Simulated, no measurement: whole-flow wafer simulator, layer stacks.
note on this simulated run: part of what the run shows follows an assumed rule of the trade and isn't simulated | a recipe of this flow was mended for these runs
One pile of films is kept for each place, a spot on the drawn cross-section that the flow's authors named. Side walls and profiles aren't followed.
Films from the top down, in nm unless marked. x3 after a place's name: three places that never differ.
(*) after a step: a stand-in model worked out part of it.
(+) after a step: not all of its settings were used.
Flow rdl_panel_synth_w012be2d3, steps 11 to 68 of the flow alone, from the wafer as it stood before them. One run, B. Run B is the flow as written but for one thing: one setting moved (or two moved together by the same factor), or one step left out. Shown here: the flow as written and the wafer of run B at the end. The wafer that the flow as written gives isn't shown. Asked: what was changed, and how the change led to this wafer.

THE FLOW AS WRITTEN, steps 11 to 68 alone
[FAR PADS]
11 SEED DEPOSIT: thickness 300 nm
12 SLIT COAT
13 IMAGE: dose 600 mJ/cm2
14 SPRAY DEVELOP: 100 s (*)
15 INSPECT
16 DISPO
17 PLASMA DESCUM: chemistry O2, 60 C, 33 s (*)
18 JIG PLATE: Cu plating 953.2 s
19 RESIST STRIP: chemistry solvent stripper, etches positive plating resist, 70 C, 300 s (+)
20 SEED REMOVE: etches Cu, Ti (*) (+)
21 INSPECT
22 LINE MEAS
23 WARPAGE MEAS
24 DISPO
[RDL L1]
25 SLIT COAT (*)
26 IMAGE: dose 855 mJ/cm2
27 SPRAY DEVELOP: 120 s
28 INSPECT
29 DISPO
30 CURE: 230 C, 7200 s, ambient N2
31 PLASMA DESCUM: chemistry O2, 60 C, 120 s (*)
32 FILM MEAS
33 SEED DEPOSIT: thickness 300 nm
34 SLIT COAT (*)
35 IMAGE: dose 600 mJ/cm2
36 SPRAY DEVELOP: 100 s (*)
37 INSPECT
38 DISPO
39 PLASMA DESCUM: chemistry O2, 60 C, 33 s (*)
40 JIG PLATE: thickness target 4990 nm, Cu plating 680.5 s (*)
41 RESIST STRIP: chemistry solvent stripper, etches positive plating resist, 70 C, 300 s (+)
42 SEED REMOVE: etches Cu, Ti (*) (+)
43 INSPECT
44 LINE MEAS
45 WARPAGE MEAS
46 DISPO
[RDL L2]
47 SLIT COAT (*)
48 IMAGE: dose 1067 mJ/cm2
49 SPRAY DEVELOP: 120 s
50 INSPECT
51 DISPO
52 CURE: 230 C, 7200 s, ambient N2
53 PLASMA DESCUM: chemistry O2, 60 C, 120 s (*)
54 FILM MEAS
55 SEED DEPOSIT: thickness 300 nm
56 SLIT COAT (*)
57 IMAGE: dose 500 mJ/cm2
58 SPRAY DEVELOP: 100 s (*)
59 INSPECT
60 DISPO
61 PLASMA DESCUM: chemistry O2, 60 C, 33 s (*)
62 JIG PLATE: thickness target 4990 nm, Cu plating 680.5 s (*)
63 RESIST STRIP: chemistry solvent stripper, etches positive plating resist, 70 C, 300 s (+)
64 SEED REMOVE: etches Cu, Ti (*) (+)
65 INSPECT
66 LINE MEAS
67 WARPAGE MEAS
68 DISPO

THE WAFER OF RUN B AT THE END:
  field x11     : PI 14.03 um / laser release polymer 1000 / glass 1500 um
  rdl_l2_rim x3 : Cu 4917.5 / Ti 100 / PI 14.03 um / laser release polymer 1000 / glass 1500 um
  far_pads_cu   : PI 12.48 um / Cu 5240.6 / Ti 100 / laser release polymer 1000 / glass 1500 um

The cause: step 18, JIG PLATE: Cu plating 724.4 s was run, where the flow has Cu plating 953.2 s.

How the change led to this, step by step:
  18 JIG PLATE: Cu plating 953.2 s
      far_pads_cu, rdl_l1_land, rdl_l1_via: Cu +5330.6 (as written it would be: Cu +7014.2)
  25 SLIT COAT (*)
      field x11, rdl_l2_cu, rdl_l2_space, rdl_l1_rim, rdl_l2_land, rdl_l2_via, rdl_l2_rim x3: PI +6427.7 (new film) (as written it would be: PI +6915.1 (new film))
      far_pads_cu: PI +4592.1 (new film) (as written it would be: PI +4450.5 (new film))
      (and at 2 more places)
  34 SLIT COAT (*)
      far_pads_cu: ILINE-POS-THICK-GRADE-A +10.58 um (new film) (as written it would be: ILINE-POS-THICK-GRADE-A +10.3 um (new film))
      rdl_l1_cu: ILINE-POS-THICK-GRADE-A +12.25 um (new film) (as written it would be: ILINE-POS-THICK-GRADE-A +12.38 um (new film))
      (and at 3 more places)
  36 SPRAY DEVELOP: 100 s (*)
      rdl_l1_cu: ILINE-POS-THICK-GRADE-A -12.25 um (all of it) (as written it would be: ILINE-POS-THICK-GRADE-A -12.38 um (all of it))
      rdl_l1_land: ILINE-POS-THICK-GRADE-A -9971.6 (all of it) (as written it would be: ILINE-POS-THICK-GRADE-A -9677 (all of it))
      (and at 1 more place)
  41 RESIST STRIP: chemistry solvent stripper, etches positive plating resist, 70 C, 300 s (+)
      far_pads_cu: ILINE-POS-THICK-GRADE-A -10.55 um (all of it) (as written it would be: ILINE-POS-THICK-GRADE-A -10.27 um (all of it))
      rdl_l1_space: ILINE-POS-THICK-GRADE-A -12.23 um (all of it) (as written it would be: ILINE-POS-THICK-GRADE-A -12.36 um (all of it))
  47 SLIT COAT (*)
      far_pads_cu: PI +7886 (as written it would be: PI +7707.8)
      rdl_l1_cu: PI +5721.6 (new film) (as written it would be: PI +5962.6 (new film))
      (and at 3 more places)
  56 SLIT COAT (*)
      far_pads_cu: ILINE-POS-THICK-GRADE-A +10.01 um (new film) (as written it would be: ILINE-POS-THICK-GRADE-A +9933.1 (new film))
      rdl_l1_cu: ILINE-POS-THICK-GRADE-A +9823.3 (new film) (as written it would be: ILINE-POS-THICK-GRADE-A +10.04 um (new film))
      (and at 1 more place)
  63 RESIST STRIP: chemistry solvent stripper, etches positive plating resist, 70 C, 300 s (+)
      rdl_l1_cu: ILINE-POS-THICK-GRADE-A -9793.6 (all of it) (as written it would be: ILINE-POS-THICK-GRADE-A -10.01 um (all of it))
      rdl_l1_space: ILINE-POS-THICK-GRADE-A -10.87 um (all of it) (as written it would be: ILINE-POS-THICK-GRADE-A -10.99 um (all of it))
